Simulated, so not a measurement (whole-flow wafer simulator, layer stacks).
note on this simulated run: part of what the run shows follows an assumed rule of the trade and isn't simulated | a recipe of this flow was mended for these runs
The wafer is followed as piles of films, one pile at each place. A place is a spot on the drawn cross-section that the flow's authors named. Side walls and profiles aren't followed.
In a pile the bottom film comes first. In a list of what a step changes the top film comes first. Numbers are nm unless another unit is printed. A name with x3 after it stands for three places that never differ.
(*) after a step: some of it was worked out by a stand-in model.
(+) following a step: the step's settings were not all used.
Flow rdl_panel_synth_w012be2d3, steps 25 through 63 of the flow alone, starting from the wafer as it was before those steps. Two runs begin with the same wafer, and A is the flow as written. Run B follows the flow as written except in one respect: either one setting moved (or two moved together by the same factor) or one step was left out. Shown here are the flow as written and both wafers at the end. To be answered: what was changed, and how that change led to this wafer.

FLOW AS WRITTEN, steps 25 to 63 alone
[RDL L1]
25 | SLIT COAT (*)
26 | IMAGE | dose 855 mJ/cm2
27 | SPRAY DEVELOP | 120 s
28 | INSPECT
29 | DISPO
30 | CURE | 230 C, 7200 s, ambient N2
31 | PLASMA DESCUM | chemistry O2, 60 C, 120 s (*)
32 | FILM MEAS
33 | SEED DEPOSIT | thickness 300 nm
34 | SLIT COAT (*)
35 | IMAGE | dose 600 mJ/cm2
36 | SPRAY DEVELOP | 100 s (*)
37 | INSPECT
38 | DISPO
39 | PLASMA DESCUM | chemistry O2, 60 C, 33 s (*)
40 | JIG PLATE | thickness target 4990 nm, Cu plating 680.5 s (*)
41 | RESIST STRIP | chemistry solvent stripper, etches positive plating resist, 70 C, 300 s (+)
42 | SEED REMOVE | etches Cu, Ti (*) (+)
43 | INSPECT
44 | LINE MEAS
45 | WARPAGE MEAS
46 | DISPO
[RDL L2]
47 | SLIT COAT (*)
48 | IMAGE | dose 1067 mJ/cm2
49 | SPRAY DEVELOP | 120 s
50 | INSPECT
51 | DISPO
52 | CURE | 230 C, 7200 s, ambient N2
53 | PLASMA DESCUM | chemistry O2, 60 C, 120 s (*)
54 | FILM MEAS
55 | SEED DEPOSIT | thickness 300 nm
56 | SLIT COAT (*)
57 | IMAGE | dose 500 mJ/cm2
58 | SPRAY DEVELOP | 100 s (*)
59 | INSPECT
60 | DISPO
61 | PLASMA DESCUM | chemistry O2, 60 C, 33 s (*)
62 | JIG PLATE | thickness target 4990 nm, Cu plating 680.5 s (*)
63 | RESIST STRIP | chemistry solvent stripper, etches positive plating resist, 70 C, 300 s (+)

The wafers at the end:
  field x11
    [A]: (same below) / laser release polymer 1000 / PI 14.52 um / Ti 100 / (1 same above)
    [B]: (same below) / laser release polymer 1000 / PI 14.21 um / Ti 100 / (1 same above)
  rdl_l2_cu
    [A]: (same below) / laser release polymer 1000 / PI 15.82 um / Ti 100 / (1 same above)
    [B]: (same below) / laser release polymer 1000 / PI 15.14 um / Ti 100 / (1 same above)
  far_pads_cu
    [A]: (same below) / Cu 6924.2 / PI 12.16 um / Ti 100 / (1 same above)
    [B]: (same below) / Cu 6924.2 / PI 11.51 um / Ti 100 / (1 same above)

The reason: step 40, JIG PLATE: Cu plating 493.4 s was run, though the flow has Cu plating 680.5 s.

How this came from the change, step by step:
  40 | JIG PLATE | thickness target 4990 nm, Cu plating 680.5 s (*)
      rdl_l1_cu, rdl_l1_land, rdl_l1_via, rdl_l1_rim, rdl_l2_land, rdl_l2_via: A +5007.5 Cu | B +3630.7 Cu
  47 | SLIT COAT (*)
      field x11, rdl_l2_rim x3: A +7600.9 PI | B +7291.4 PI
      rdl_l2_cu, rdl_l2_space: A +8899.9 PI | B +8224.8 PI
      (and at 5 other places as well)
  56 | SLIT COAT (*)
      rdl_l1_cu: A +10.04 um ILINE-POS-THICK-GRADE-A (new film) | B +10.16 um ILINE-POS-THICK-GRADE-A (new film)
      rdl_l1_space: A +11.02 um ILINE-POS-THICK-GRADE-A (new film) | B +10.9 um ILINE-POS-THICK-GRADE-A (new film)
      (and at 4 other places as well)
  58 | SPRAY DEVELOP | 100 s (*)
      rdl_l2_land: A -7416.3 ILINE-POS-THICK-GRADE-A (all of it) | B -7618 ILINE-POS-THICK-GRADE-A (all of it)
      rdl_l2_via: A -12.83 um ILINE-POS-THICK-GRADE-A (all of it) | B -13.06 um ILINE-POS-THICK-GRADE-A (all of it)
  63 | RESIST STRIP | chemistry solvent stripper, etches positive plating resist, 70 C, 300 s (+)
      rdl_l1_cu: A -10.01 um ILINE-POS-THICK-GRADE-A (all of it) | B -10.13 um ILINE-POS-THICK-GRADE-A (all of it)
      rdl_l1_space: A -10.99 um ILINE-POS-THICK-GRADE-A (all of it) | B -10.87 um ILINE-POS-THICK-GRADE-A (all of it)
      (and at 2 other places as well)
